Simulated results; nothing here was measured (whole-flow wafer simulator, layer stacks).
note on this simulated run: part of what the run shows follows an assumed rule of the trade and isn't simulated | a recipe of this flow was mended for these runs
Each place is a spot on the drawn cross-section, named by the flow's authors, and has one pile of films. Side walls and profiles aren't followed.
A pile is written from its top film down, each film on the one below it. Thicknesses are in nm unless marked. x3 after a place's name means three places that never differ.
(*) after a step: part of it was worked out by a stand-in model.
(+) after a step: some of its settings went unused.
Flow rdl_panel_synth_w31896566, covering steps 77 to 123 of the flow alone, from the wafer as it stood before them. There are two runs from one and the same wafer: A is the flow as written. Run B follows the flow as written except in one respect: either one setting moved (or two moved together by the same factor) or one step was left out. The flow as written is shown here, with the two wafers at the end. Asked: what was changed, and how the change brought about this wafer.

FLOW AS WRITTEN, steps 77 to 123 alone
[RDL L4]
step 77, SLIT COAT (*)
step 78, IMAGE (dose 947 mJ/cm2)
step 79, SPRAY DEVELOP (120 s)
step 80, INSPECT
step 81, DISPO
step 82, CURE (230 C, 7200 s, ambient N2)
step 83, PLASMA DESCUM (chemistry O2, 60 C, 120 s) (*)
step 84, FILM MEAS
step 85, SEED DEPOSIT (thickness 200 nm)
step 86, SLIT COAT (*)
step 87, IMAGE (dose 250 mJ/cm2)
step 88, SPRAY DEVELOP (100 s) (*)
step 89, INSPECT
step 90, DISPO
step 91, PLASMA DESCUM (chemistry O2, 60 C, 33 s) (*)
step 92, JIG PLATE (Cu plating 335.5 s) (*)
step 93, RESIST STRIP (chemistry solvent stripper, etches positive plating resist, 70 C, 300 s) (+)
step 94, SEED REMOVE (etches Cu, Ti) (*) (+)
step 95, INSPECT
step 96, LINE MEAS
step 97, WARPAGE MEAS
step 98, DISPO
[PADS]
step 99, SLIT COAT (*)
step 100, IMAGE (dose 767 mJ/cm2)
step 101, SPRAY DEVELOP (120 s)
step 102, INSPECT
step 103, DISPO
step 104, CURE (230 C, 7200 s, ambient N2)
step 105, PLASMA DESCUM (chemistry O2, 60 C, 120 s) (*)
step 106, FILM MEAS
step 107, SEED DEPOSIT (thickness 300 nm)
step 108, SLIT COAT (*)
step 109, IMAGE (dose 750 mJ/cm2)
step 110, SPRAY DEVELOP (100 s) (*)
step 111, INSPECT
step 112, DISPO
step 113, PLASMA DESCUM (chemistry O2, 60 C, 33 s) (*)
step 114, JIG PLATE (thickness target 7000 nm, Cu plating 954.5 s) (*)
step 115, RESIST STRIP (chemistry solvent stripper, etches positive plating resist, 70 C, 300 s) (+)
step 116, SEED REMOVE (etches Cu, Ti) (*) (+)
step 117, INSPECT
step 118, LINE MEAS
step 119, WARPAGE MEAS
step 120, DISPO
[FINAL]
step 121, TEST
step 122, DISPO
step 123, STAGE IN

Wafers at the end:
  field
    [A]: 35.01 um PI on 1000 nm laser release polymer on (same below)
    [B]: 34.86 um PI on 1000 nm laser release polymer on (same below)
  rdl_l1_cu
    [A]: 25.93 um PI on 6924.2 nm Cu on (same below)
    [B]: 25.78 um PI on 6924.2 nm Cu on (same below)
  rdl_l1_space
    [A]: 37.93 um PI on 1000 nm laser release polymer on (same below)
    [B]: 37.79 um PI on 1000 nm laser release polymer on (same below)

What caused this: step 92, JIG PLATE: Cu plating 281.8 s was run, though the flow has Cu plating 335.5 s.

Step by step, how the change led to this:
  step 92, JIG PLATE (Cu plating 335.5 s) (*)
      rdl_l4_cu, rdl_l4_land, rdl_l4_via, pads_land, pads_via: A Cu gains 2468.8 | B Cu gains 2073.7
  step 99, SLIT COAT (*)
      field: A PI gains 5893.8 | B PI gains 5746.5
      rdl_l1_cu: A PI gains 5874.7 | B PI gains 5727.6
      (as well as at 18 more places)
  step 108, SLIT COAT (*)
      rdl_l4_cu: A ILINE-POS-THICK-GRADE-A gains 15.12 um (new film) | B ILINE-POS-THICK-GRADE-A gains 14.99 um (new film)
      rdl_l4_space: A ILINE-POS-THICK-GRADE-A gains 15.12 um (new film) | B ILINE-POS-THICK-GRADE-A gains 15 um (new film)
      (as well as at 6 more places)
  step 110, SPRAY DEVELOP (100 s) (*)
      pads_cu: A ILINE-POS-THICK-GRADE-A loses 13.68 um (all of it) | B ILINE-POS-THICK-GRADE-A loses 13.66 um (all of it)
      pads_land: A ILINE-POS-THICK-GRADE-A loses 13.11 um (all of it) | B ILINE-POS-THICK-GRADE-A loses 13.14 um (all of it)
      (as well as at 1 more place)
  step 114, JIG PLATE (thickness target 7000 nm, Cu plating 954.5 s) (*)
      pads_via: A Au/Ni/Cu gains 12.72 um (new film) | B Au/Ni/Cu gains 12.77 um (new film)
  step 115, RESIST STRIP (chemistry solvent stripper, etches positive plating resist, 70 C, 300 s) (+)
      rdl_l4_cu: A ILINE-POS-THICK-GRADE-A loses 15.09 um (all of it) | B ILINE-POS-THICK-GRADE-A loses 14.96 um (all of it)
      rdl_l4_space: A ILINE-POS-THICK-GRADE-A loses 15.09 um (all of it) | B ILINE-POS-THICK-GRADE-A loses 14.98 um (all of it)
      (as well as at 3 more places)
